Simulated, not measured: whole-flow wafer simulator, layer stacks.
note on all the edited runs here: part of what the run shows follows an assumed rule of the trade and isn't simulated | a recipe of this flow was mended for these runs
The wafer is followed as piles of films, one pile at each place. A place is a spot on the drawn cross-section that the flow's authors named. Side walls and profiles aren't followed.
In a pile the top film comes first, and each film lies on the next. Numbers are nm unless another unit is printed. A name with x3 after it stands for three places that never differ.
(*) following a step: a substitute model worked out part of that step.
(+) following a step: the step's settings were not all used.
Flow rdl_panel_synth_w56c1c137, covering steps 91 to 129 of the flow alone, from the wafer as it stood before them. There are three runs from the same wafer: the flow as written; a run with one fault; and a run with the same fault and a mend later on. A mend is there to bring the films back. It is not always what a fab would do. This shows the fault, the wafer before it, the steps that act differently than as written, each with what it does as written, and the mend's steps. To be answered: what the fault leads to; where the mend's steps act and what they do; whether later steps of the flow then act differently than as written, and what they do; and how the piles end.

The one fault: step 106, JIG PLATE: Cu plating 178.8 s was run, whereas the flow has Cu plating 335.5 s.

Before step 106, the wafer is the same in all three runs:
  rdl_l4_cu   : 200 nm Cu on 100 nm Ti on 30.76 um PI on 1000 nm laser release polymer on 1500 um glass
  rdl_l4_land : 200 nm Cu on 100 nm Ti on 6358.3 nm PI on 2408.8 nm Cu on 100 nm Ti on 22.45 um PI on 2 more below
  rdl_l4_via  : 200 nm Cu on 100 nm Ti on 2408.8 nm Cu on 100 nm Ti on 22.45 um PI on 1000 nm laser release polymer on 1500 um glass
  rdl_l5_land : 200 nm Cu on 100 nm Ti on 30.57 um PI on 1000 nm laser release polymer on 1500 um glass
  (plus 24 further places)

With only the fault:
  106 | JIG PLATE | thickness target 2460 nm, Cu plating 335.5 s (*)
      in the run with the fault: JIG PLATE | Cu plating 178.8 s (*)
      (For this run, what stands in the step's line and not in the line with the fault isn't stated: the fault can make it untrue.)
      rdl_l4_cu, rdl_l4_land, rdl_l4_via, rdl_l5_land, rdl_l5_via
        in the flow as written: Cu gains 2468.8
        in the run with the fault: Cu gains 1315.7
  Steps later in the flow that act otherwise than as written:
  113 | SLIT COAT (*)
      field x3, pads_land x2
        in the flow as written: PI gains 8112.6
        in the run with the fault: PI gains 7340.3
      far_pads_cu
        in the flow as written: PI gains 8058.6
        in the run with the fault: PI gains 7287.7
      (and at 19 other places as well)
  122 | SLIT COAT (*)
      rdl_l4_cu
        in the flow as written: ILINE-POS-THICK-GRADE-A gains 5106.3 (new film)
        in the run with the fault: ILINE-POS-THICK-GRADE-A gains 4901 (new film)
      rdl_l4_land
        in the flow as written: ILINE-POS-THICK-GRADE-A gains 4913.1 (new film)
        in the run with the fault: ILINE-POS-THICK-GRADE-A gains 5155.2 (new film)
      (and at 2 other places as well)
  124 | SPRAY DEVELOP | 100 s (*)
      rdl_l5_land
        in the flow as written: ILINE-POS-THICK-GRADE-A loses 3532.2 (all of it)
        in the run with the fault: ILINE-POS-THICK-GRADE-A loses 3652.7 (all of it)
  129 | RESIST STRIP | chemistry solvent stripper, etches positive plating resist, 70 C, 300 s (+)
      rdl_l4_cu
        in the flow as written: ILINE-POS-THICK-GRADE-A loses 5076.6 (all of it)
        in the run with the fault: ILINE-POS-THICK-GRADE-A loses 4871.3 (all of it)
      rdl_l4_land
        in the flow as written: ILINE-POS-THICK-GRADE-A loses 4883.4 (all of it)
        in the run with the fault: ILINE-POS-THICK-GRADE-A loses 5125.5 (all of it)
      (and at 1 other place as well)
  The piles end different from the flow's at far_pads_cu, rdl_l1_cu, rdl_l1_land and 17 more by more than 2% or 0.5 nm, whichever is larger.
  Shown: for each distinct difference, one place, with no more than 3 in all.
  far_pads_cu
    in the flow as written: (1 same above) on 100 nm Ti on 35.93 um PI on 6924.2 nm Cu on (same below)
    in the run with the fault: (1 same above) on 100 nm Ti on 35.16 um PI on 6924.2 nm Cu on (same below)
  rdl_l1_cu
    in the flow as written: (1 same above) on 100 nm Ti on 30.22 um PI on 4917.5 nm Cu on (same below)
    in the run with the fault: (1 same above) on 100 nm Ti on 29.45 um PI on 4917.5 nm Cu on (same below)
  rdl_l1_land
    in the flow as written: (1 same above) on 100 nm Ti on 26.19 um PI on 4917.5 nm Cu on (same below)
    in the run with the fault: (1 same above) on 100 nm Ti on 25.42 um PI on 4917.5 nm Cu on (same below)

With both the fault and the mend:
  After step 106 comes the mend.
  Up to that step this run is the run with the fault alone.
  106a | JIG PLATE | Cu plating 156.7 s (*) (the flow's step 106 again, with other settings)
      rdl_l4_cu, rdl_l4_land, rdl_l4_via, rdl_l5_land, rdl_l5_via
        Cu gains 1153.1
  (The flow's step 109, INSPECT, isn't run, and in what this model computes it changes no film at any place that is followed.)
  Every later step of the flow that is run acts as written at every place that is followed.
  At every place that both follow, the piles at the end match the flow's.
